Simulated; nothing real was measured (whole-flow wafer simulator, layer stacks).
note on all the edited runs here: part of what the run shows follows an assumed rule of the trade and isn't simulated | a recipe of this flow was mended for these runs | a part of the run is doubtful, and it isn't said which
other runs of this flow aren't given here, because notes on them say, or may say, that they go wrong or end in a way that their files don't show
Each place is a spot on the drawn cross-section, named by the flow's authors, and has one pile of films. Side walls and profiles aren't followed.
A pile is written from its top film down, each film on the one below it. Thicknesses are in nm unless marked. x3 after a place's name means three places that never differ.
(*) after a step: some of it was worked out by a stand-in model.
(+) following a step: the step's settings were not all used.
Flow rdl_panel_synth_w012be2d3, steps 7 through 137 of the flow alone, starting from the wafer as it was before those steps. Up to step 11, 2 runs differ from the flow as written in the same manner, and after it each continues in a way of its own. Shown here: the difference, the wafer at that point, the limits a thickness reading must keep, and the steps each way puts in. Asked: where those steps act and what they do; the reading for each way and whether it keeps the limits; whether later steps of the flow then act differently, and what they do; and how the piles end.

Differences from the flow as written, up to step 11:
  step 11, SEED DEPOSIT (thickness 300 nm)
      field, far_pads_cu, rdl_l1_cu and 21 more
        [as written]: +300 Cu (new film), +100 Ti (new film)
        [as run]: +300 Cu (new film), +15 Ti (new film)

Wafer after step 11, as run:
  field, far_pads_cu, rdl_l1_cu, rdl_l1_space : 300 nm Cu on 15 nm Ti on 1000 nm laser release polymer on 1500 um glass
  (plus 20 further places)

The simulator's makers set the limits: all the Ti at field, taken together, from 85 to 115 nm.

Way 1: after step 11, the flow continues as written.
  Reading after step 11: 15 nm, not within the limits.
  Steps further on in the flow that do not act as written (9 other steps are not shown; they differ only slightly, by no more than 2% or 0.5 nm, whichever is larger):
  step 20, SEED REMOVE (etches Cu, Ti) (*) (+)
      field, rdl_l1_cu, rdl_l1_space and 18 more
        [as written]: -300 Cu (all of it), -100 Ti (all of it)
        [this way]: -300 Cu (all of it), -15 Ti (all of it)
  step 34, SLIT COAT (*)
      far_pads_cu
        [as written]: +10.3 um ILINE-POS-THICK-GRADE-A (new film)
        [this way]: +10.57 um ILINE-POS-THICK-GRADE-A (new film)
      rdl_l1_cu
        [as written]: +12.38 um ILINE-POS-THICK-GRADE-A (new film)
        [this way]: +12.81 um ILINE-POS-THICK-GRADE-A (new film)
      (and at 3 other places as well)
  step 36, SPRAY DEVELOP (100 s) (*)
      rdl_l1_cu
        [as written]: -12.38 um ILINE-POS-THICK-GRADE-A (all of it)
        [this way]: -12.81 um ILINE-POS-THICK-GRADE-A (all of it)
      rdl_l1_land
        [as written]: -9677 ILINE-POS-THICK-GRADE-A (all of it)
        [this way]: -9913.6 ILINE-POS-THICK-GRADE-A (all of it)
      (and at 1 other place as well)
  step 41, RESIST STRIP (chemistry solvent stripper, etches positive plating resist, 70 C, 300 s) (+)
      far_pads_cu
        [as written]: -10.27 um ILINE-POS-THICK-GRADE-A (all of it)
        [this way]: -10.54 um ILINE-POS-THICK-GRADE-A (all of it)
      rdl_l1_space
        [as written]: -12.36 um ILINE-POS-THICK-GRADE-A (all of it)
        [this way]: -12.84 um ILINE-POS-THICK-GRADE-A (all of it)
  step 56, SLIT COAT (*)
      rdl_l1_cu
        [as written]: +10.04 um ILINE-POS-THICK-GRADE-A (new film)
        [this way]: +10.03 um ILINE-POS-THICK-GRADE-A (new film)
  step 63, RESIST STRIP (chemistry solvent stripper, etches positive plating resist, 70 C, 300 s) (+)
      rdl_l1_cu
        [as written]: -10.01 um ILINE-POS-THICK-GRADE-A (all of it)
        [this way]: -10 um ILINE-POS-THICK-GRADE-A (all of it)
  The piles end different from the flow's at far_pads_cu, rdl_l1_land, rdl_l1_via by more than 2% or 0.5 nm, whichever is larger.
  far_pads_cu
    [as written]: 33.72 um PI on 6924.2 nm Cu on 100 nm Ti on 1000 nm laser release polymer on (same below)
    [this way]: 33.74 um PI on 6924.2 nm Cu on 15 nm Ti on 1000 nm laser release polymer on (same below)
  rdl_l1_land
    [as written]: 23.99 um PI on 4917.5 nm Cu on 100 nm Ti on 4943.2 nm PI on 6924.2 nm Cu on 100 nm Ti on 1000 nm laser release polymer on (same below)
    [this way]: 24.01 um PI on 4917.5 nm Cu on 100 nm Ti on 4943.9 nm PI on 6924.2 nm Cu on 15 nm Ti on 1000 nm laser release polymer on (same below)
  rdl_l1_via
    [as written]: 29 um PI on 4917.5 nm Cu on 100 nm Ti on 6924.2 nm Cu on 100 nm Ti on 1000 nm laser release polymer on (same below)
    [this way]: 29.02 um PI on 4917.5 nm Cu on 100 nm Ti on 6924.2 nm Cu on 15 nm Ti on 1000 nm laser release polymer on (same below)

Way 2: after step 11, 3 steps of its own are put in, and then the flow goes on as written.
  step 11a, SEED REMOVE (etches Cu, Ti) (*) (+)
      field, far_pads_cu, rdl_l1_cu and 21 more
        -300 Cu (all of it), -15 Ti (all of it)
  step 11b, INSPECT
      leaves every film unchanged at each place that is followed
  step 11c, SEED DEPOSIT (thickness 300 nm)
      field, far_pads_cu, rdl_l1_cu and 21 more
        +300 Cu (new film), +100 Ti (new film)
  Reading after step 11c: 100 nm, inside the limits.
  None of the later steps of the flow acts differently than as written at any place that is followed.
  The piles end the same as the flow's at every place that both follow.

The limits are kept by: way 2. They are not kept by: way 1.
